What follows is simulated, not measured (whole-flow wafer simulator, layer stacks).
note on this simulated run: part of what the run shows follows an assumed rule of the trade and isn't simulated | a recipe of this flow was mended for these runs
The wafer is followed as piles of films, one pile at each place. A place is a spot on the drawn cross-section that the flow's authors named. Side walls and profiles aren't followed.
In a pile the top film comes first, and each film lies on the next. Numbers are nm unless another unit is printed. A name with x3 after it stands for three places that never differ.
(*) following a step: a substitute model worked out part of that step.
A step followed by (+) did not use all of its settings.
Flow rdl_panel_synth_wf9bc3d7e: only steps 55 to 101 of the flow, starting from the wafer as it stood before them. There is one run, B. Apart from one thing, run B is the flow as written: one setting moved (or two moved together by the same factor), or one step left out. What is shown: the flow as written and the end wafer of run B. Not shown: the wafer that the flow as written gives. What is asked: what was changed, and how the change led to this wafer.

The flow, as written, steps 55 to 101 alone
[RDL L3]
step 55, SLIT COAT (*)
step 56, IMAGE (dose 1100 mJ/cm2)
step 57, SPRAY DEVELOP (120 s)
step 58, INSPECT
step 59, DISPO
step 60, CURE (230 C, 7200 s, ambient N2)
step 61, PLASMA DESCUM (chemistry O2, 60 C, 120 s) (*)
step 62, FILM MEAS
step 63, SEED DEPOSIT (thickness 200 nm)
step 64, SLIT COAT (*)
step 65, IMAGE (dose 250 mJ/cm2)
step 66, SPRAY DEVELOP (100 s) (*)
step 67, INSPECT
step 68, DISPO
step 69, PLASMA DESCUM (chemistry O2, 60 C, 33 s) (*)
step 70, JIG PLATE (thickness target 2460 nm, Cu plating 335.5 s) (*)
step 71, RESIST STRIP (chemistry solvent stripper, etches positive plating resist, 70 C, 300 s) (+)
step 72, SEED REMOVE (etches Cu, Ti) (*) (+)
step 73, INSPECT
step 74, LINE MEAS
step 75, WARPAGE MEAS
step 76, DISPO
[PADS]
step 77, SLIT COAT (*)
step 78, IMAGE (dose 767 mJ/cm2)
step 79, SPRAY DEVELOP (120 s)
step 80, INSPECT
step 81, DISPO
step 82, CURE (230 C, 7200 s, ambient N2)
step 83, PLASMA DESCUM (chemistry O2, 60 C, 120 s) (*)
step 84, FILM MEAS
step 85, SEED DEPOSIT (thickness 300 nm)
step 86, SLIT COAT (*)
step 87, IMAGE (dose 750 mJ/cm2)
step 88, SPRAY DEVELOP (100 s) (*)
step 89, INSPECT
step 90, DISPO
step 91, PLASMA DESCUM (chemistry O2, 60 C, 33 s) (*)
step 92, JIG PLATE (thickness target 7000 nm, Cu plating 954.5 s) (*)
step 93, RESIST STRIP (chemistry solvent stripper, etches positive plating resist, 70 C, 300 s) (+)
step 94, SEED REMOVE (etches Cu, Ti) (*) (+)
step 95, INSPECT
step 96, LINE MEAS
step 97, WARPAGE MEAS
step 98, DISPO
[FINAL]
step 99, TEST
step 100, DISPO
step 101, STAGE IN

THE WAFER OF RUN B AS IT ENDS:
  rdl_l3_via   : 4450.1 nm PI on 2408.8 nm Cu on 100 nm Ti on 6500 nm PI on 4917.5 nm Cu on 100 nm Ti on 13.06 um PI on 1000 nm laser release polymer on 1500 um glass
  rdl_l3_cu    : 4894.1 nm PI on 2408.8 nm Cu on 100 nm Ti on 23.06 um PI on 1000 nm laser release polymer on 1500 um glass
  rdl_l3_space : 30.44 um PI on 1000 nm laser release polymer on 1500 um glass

Cause: step 57, SPRAY DEVELOP: 120 s, was omitted.

Step by step, how the change led to this:
  step 64, SLIT COAT (*)
      rdl_l3_cu, rdl_l3_space: +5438 ILINE-POS-THICK-GRADE-A (new film) (as written it would have been: +4624.3 ILINE-POS-THICK-GRADE-A (new film))
      rdl_l2_rim: +4816.6 ILINE-POS-THICK-GRADE-A (new film) (as written it would have been: +3695.4 ILINE-POS-THICK-GRADE-A (new film))
      (and at 2 other places as well)
  step 66, SPRAY DEVELOP (100 s) (*)
      rdl_l3_cu: -5438 ILINE-POS-THICK-GRADE-A (all of it) (as written it would have been: -4624.3 ILINE-POS-THICK-GRADE-A (all of it))
      rdl_l3_land: -4579.7 ILINE-POS-THICK-GRADE-A (all of it) (as written it would have been: -2880.1 ILINE-POS-THICK-GRADE-A (all of it))
      (and at 1 other place as well)
  step 71, RESIST STRIP (chemistry solvent stripper, etches positive plating resist, 70 C, 300 s) (+)
      rdl_l3_space: -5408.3 ILINE-POS-THICK-GRADE-A (all of it) (as written it would have been: -4594.6 ILINE-POS-THICK-GRADE-A (all of it))
      rdl_l2_rim: -4786.9 ILINE-POS-THICK-GRADE-A (all of it) (as written it would have been: -3665.7 ILINE-POS-THICK-GRADE-A (all of it))
  step 77, SLIT COAT (*)
      rdl_l3_via: +4450.1 PI (new film) (as written it would have been: +10.46 um PI (new film))
      rdl_l3_cu: +4894.1 PI (new film) (as written it would have been: +4748.6 PI (new film))
      (and at 3 other places as well)
  step 86, SLIT COAT (*)
      rdl_l3_cu: +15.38 um ILINE-POS-THICK-GRADE-A (new film) (as written it would have been: +15.28 um ILINE-POS-THICK-GRADE-A (new film))
      rdl_l3_space: +15.41 um ILINE-POS-THICK-GRADE-A (new film) (as written it would have been: +15.31 um ILINE-POS-THICK-GRADE-A (new film))
      (and at 2 other places as well)
  step 93, RESIST STRIP (chemistry solvent stripper, etches positive plating resist, 70 C, 300 s) (+)
      rdl_l3_cu: -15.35 um ILINE-POS-THICK-GRADE-A (all of it) (as written it would have been: -15.25 um ILINE-POS-THICK-GRADE-A (all of it))
      rdl_l3_space: -15.38 um ILINE-POS-THICK-GRADE-A (all of it) (as written it would have been: -15.28 um ILINE-POS-THICK-GRADE-A (all of it))
      (and at 2 other places as well)
Taking metal films that touch as one body, rdl_l3_via has 2 bodies (between them, from the top down: PI 6500); the flow as written gives 1 body.
